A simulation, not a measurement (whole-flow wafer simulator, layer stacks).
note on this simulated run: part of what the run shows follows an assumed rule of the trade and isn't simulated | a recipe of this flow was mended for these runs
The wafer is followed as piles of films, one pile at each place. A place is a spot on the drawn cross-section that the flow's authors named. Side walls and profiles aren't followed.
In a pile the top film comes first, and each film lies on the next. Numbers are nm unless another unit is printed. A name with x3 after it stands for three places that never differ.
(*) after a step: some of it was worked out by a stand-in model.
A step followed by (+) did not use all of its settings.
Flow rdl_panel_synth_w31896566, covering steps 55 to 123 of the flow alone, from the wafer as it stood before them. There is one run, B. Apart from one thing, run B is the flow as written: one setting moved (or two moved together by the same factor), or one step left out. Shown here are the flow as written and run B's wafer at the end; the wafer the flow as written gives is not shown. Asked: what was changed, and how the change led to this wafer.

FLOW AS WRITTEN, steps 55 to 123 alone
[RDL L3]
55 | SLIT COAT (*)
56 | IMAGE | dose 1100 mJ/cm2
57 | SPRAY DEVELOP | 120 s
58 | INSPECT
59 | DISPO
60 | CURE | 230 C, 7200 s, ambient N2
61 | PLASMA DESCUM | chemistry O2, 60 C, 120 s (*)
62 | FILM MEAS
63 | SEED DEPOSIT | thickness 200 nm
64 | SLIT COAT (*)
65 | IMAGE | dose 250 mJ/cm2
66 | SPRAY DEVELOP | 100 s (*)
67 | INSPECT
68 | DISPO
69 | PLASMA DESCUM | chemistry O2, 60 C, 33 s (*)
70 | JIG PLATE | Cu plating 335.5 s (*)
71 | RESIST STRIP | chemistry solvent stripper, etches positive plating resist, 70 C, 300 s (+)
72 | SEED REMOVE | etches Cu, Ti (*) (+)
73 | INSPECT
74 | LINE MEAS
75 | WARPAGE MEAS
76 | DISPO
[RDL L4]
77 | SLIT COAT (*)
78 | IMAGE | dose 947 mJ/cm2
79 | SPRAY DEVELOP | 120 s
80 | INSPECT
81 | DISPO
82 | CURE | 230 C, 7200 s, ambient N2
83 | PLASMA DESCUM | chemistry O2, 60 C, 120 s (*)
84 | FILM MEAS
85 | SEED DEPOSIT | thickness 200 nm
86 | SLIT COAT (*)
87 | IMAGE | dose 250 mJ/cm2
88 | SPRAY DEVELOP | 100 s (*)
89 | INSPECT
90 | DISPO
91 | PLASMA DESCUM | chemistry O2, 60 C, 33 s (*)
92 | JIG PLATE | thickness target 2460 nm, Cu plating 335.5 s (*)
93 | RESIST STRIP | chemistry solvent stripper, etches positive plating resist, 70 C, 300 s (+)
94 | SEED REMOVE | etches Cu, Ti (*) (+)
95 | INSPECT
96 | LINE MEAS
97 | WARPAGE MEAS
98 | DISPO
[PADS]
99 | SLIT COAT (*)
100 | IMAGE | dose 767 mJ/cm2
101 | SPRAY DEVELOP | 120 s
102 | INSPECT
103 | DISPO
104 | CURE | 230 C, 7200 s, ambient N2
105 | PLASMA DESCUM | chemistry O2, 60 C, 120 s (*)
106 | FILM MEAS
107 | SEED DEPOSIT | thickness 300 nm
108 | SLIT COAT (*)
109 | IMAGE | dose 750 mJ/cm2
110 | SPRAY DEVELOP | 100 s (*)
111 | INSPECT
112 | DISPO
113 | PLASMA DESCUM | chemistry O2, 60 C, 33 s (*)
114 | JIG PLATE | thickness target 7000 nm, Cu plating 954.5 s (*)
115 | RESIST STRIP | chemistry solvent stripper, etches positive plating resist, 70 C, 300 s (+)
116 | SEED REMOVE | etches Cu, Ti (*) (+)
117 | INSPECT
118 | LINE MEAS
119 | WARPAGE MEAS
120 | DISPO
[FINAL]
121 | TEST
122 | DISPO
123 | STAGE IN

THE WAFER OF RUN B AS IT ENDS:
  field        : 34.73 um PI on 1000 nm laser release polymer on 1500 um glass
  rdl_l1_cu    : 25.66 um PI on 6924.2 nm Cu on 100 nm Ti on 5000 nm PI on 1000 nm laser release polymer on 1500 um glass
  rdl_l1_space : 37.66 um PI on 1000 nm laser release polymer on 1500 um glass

What caused this: step 70, JIG PLATE: Cu plating 281.8 s was run, whereas the flow has Cu plating 335.5 s.

Step by step, how the change led to this:
  70 | JIG PLATE | Cu plating 335.5 s (*)
      rdl_l3_cu, rdl_l3_land, rdl_l3_via, rdl_l4_land, rdl_l4_via: +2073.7 Cu (as written it would have been: +2468.8 Cu)
  77 | SLIT COAT (*)
      field, pads_cu, pads_space, pads_land, pads_via: +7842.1 PI (as written it would have been: +8112.6 PI)
      rdl_l1_cu: +7710.1 PI (as written it would have been: +7979.2 PI)
      (and at 13 other places as well)
  86 | SLIT COAT (*)
      rdl_l3_land: +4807 ILINE-POS-THICK-GRADE-A (new film) (as written it would have been: +4693.2 ILINE-POS-THICK-GRADE-A (new film))
      rdl_l3_via: +4776.1 ILINE-POS-THICK-GRADE-A (new film) (as written it would have been: +4627.8 ILINE-POS-THICK-GRADE-A (new film))
  93 | RESIST STRIP | chemistry solvent stripper, etches positive plating resist, 70 C, 300 s (+)
      rdl_l3_land: -4777.3 ILINE-POS-THICK-GRADE-A (all of it) (as written it would have been: -4663.5 ILINE-POS-THICK-GRADE-A (all of it))
      rdl_l3_via: -4746.4 ILINE-POS-THICK-GRADE-A (all of it) (as written it would have been: -4598.1 ILINE-POS-THICK-GRADE-A (all of it))
  99 | SLIT COAT (*)
      rdl_l3_via: +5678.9 PI (as written it would have been: +5534.5 PI)
      rdl_l4_via: +10.93 um PI (new film) (as written it would have been: +10.89 um PI (new film))
  108 | SLIT COAT (*)
      rdl_l4_cu, rdl_l4_space: +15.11 um ILINE-POS-THICK-GRADE-A (new film) (as written it would have been: +15.12 um ILINE-POS-THICK-GRADE-A (new film))
      rdl_l3_cu: +15.02 um ILINE-POS-THICK-GRADE-A (new film) (as written it would have been: +15.04 um ILINE-POS-THICK-GRADE-A (new film))
      (and at 5 other places as well)
  115 | RESIST STRIP | chemistry solvent stripper, etches positive plating resist, 70 C, 300 s (+)
      rdl_l4_cu, rdl_l4_space: -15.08 um ILINE-POS-THICK-GRADE-A (all of it) (as written it would have been: -15.09 um ILINE-POS-THICK-GRADE-A (all of it))
      rdl_l3_cu: -14.99 um ILINE-POS-THICK-GRADE-A (all of it) (as written it would have been: -15.01 um ILINE-POS-THICK-GRADE-A (all of it))
      (and at 5 other places as well)
